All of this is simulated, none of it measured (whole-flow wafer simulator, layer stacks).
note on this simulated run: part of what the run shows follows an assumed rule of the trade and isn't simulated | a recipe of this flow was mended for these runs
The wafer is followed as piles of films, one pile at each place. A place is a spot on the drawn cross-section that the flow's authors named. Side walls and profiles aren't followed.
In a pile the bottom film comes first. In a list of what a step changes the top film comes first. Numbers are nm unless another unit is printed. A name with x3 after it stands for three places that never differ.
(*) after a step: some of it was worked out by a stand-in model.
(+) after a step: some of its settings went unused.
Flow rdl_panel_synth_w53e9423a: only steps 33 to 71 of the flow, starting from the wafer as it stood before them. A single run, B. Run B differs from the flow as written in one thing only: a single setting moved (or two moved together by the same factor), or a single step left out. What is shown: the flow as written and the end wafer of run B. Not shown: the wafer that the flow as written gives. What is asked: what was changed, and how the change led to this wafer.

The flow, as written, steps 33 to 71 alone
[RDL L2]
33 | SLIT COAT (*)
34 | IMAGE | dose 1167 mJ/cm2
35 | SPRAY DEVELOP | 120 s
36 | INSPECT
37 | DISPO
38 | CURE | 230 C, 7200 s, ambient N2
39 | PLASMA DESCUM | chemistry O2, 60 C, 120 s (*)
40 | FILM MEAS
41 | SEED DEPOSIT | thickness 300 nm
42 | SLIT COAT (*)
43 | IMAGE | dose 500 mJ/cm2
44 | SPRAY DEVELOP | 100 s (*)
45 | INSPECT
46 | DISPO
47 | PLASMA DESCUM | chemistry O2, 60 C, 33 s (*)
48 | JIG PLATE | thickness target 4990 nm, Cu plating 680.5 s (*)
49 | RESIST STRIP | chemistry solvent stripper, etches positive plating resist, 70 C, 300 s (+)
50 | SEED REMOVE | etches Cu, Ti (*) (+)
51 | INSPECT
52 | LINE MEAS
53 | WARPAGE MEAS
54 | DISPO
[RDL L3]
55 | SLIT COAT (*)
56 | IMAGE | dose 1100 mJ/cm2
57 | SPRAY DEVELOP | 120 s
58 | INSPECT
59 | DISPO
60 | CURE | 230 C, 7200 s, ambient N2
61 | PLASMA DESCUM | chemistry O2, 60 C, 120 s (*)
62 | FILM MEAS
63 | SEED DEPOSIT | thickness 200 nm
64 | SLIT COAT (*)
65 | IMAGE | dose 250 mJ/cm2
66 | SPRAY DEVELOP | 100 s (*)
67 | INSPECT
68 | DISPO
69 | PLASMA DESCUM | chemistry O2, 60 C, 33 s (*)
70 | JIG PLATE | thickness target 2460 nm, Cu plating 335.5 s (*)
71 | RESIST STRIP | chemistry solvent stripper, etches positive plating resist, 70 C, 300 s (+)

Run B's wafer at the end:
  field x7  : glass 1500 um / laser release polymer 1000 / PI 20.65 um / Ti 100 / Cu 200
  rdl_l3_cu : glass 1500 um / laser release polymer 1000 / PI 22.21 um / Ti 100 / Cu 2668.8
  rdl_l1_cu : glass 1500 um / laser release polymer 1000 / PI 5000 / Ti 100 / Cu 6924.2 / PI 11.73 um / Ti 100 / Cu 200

What caused this: step 48, JIG PLATE: Cu plating 526.7 s was run, though the flow has Cu plating 680.5 s.

How this came from the change, step by step:
  48 | JIG PLATE | thickness target 4990 nm, Cu plating 680.5 s (*)
      rdl_l2_cu, rdl_l2_land, rdl_l2_via, rdl_l2_rim, rdl_l3_land, rdl_l3_via: +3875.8 Cu (in the flow as written it would be: +5007.5 Cu)
  55 | SLIT COAT (*)
      rdl_l2_space: +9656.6 PI (in the flow as written it would be: +10.58 um PI)
      field x7, rdl_l4_land x2: +7584.4 PI (in the flow as written it would be: +7936.4 PI)
      (and at 9 other places as well)
  64 | SLIT COAT (*)
      rdl_l2_space: +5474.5 ILINE-POS-THICK-GRADE-A (new film) (in the flow as written it would be: +5624.6 ILINE-POS-THICK-GRADE-A (new film))
      rdl_l1_rim: +4906.3 ILINE-POS-THICK-GRADE-A (new film) (in the flow as written it would be: +5077.5 ILINE-POS-THICK-GRADE-A (new film))
      (and at 3 other places as well)
  66 | SPRAY DEVELOP | 100 s (*)
      rdl_l3_land: -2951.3 ILINE-POS-THICK-GRADE-A (all of it) (in the flow as written it would be: -2880.1 ILINE-POS-THICK-GRADE-A (all of it))
  71 | RESIST STRIP | chemistry solvent stripper, etches positive plating resist, 70 C, 300 s (+)
      rdl_l2_space: -5444.8 ILINE-POS-THICK-GRADE-A (all of it) (in the flow as written it would be: -5594.9 ILINE-POS-THICK-GRADE-A (all of it))
      rdl_l1_rim: -4876.6 ILINE-POS-THICK-GRADE-A (all of it) (in the flow as written it would be: -5047.8 ILINE-POS-THICK-GRADE-A (all of it))
      (and at 2 other places as well)
